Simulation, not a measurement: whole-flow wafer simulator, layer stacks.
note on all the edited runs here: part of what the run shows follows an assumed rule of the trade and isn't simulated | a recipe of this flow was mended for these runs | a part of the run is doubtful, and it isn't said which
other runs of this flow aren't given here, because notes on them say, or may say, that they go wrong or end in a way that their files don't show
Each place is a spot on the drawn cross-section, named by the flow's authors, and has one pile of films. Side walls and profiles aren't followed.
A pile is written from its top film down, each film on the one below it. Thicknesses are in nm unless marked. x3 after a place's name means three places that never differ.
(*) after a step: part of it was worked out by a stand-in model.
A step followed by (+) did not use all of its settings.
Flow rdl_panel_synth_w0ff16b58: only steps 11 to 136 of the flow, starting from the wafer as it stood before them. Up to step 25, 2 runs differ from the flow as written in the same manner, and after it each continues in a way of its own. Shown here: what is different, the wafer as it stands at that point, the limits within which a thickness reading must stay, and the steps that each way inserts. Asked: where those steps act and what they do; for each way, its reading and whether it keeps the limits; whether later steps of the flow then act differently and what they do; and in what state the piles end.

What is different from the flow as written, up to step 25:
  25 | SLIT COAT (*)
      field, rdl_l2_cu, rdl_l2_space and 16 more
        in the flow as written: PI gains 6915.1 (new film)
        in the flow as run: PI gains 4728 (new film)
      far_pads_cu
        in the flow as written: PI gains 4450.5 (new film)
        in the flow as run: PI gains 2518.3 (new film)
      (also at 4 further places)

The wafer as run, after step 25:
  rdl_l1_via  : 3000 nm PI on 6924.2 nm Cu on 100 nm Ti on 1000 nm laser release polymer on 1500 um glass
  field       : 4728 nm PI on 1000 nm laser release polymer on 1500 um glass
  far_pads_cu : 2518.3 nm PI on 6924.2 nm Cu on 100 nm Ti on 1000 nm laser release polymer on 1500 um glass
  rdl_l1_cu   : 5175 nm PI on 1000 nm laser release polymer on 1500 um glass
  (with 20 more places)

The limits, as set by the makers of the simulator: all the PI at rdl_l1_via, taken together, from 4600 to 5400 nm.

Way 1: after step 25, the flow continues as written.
  The reading taken after step 25 is 3000 nm, which is outside the limits.
  Later steps of the flow acting differently than as written (1 more step, not shown, differs only slightly: by at most 2% or 0.5 nm, whichever is larger):
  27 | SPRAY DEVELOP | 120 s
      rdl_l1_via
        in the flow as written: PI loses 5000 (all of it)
        going this way: PI loses 3000 (all of it)
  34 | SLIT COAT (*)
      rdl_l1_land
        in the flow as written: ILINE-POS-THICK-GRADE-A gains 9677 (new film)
        going this way: ILINE-POS-THICK-GRADE-A gains 10.03 um (new film)
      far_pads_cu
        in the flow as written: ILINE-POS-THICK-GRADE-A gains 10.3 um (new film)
        going this way: ILINE-POS-THICK-GRADE-A gains 10.37 um (new film)
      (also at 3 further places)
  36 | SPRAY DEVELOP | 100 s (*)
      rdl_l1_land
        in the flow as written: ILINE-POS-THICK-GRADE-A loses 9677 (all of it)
        going this way: ILINE-POS-THICK-GRADE-A loses 10.03 um (all of it)
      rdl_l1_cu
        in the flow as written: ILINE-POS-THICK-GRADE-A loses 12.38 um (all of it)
        going this way: ILINE-POS-THICK-GRADE-A loses 12.5 um (all of it)
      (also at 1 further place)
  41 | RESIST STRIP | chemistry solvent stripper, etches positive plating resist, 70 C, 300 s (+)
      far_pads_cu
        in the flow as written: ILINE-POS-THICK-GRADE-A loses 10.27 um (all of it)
        going this way: ILINE-POS-THICK-GRADE-A loses 10.34 um (all of it)
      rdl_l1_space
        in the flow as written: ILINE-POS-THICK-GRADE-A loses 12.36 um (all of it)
        going this way: ILINE-POS-THICK-GRADE-A loses 12.46 um (all of it)
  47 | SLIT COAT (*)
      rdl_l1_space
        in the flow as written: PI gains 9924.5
        going this way: PI gains 10.08 um
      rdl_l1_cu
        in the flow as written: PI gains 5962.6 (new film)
        going this way: PI gains 6110.1 (new film)
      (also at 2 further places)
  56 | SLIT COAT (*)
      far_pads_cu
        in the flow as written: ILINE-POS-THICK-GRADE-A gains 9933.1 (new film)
        going this way: ILINE-POS-THICK-GRADE-A gains 10.01 um (new film)
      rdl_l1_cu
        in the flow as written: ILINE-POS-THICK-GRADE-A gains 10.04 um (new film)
        going this way: ILINE-POS-THICK-GRADE-A gains 10.17 um (new film)
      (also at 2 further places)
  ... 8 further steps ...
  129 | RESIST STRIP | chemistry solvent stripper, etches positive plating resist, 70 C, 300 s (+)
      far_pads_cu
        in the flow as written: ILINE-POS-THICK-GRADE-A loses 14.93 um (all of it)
        going this way: ILINE-POS-THICK-GRADE-A loses 14.94 um (all of it)
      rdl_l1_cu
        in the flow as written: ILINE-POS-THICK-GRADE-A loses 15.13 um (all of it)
        going this way: ILINE-POS-THICK-GRADE-A loses 15.17 um (all of it)
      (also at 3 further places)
  The piles end different from the flow's at field, far_pads_cu, rdl_l1_cu and 21 more by more than 2% or 0.5 nm, whichever is larger.
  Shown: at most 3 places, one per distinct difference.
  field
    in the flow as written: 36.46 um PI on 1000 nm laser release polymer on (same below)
    going this way: 34.27 um PI on 1000 nm laser release polymer on (same below)
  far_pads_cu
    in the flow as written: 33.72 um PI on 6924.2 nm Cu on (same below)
    going this way: 31.91 um PI on 6924.2 nm Cu on (same below)
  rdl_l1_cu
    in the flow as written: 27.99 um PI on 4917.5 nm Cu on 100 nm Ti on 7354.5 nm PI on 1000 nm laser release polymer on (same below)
    going this way: 28.31 um PI on 4917.5 nm Cu on 100 nm Ti on 5175 nm PI on 1000 nm laser release polymer on (same below)

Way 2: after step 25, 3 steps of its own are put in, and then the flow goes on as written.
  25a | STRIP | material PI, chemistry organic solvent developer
      field, rdl_l2_cu, rdl_l2_space and 16 more
        PI loses 4728 (all of it)
      far_pads_cu
        PI loses 2518.3 (all of it)
      rdl_l1_cu
        PI loses 5175 (all of it)
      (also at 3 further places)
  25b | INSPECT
      leaves every film unchanged at each place that is followed
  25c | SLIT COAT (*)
      field, rdl_l2_cu, rdl_l2_space and 16 more
        PI gains 6915.1 (new film)
      far_pads_cu
        PI gains 4450.5 (new film)
      rdl_l1_cu
        PI gains 7354.5 (new film)
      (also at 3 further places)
  The reading taken after step 25c is 5000 nm, which is within the limits.
  None of the later steps of the flow acts differently than as written at any place that is followed.
  By the end, the piles equal the flow's at every place that both follow.

Keeping within the limits: way 2. Outside them: way 1.
